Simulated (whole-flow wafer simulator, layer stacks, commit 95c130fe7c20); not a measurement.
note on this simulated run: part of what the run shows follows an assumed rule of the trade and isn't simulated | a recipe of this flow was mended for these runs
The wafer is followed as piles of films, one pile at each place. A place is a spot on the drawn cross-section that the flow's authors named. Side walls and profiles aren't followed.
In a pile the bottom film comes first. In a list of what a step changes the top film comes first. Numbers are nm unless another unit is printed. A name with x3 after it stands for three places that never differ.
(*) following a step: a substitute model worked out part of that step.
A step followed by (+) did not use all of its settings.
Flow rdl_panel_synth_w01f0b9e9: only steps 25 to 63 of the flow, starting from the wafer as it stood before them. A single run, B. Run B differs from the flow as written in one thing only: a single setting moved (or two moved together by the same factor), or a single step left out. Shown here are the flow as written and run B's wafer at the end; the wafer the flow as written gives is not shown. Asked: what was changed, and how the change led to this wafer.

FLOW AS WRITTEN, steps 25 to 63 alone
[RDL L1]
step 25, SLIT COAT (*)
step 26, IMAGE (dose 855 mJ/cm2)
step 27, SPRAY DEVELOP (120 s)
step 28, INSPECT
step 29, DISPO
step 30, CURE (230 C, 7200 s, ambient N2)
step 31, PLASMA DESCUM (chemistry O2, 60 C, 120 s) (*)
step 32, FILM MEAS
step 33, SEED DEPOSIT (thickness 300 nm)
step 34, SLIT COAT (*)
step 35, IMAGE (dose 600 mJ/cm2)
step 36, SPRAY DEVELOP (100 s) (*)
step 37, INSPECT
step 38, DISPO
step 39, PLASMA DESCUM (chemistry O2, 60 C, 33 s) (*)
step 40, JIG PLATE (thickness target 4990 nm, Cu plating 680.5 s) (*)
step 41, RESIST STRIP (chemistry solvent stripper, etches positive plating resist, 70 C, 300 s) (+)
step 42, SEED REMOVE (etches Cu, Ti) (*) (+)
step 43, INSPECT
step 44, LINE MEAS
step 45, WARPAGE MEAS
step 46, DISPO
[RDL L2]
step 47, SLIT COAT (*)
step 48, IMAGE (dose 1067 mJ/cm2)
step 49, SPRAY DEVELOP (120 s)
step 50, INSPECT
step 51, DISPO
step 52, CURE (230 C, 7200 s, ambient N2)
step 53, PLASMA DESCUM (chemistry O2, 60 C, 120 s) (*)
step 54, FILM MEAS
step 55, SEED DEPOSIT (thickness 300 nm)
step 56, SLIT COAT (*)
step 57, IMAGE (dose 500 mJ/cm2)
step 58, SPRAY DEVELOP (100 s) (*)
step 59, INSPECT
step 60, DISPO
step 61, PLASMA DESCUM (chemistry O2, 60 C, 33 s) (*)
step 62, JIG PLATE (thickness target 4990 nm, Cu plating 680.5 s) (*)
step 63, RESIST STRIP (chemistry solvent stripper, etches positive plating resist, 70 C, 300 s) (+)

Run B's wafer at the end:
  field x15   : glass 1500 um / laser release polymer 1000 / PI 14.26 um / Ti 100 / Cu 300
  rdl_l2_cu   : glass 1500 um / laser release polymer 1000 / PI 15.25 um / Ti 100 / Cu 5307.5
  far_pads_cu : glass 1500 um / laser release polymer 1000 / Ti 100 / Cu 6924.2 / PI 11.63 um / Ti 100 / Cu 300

What caused this: step 40, JIG PLATE: Cu plating 525.3 s was run, while the flow as written has Cu plating 680.5 s.

Step by step, how the change led to this:
  step 40, JIG PLATE (thickness target 4990 nm, Cu plating 680.5 s) (*)
      rdl_l1_cu, rdl_l1_land, rdl_l1_via, rdl_l1_rim, rdl_l2_land, rdl_l2_via: +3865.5 Cu (in the flow as written it would be: +5007.5 Cu)
  step 47, SLIT COAT (*)
      field x15, rdl_l2_rim x3: +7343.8 PI (in the flow as written it would be: +7600.9 PI)
      rdl_l2_cu, rdl_l2_space: +8339 PI (in the flow as written it would be: +8899.9 PI)
      (as well as at 5 more places)
  step 56, SLIT COAT (*)
      rdl_l1_cu: +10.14 um ILINE-POS-THICK-GRADE-A (new film) (in the flow as written it would be: +10.04 um ILINE-POS-THICK-GRADE-A (new film))
      rdl_l1_space: +10.92 um ILINE-POS-THICK-GRADE-A (new film) (in the flow as written it would be: +11.02 um ILINE-POS-THICK-GRADE-A (new film))
      (as well as at 3 more places)
  step 58, SPRAY DEVELOP (100 s) (*)
      rdl_l2_land: -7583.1 ILINE-POS-THICK-GRADE-A (all of it) (in the flow as written it would be: -7416.3 ILINE-POS-THICK-GRADE-A (all of it))
      rdl_l2_via: -13.02 um ILINE-POS-THICK-GRADE-A (all of it) (in the flow as written it would be: -12.83 um ILINE-POS-THICK-GRADE-A (all of it))
  step 63, RESIST STRIP (chemistry solvent stripper, etches positive plating resist, 70 C, 300 s) (+)
      rdl_l1_cu: -10.11 um ILINE-POS-THICK-GRADE-A (all of it) (in the flow as written it would be: -10.01 um ILINE-POS-THICK-GRADE-A (all of it))
      rdl_l1_space: -10.89 um ILINE-POS-THICK-GRADE-A (all of it) (in the flow as written it would be: -10.99 um ILINE-POS-THICK-GRADE-A (all of it))
      (as well as at 1 more place)
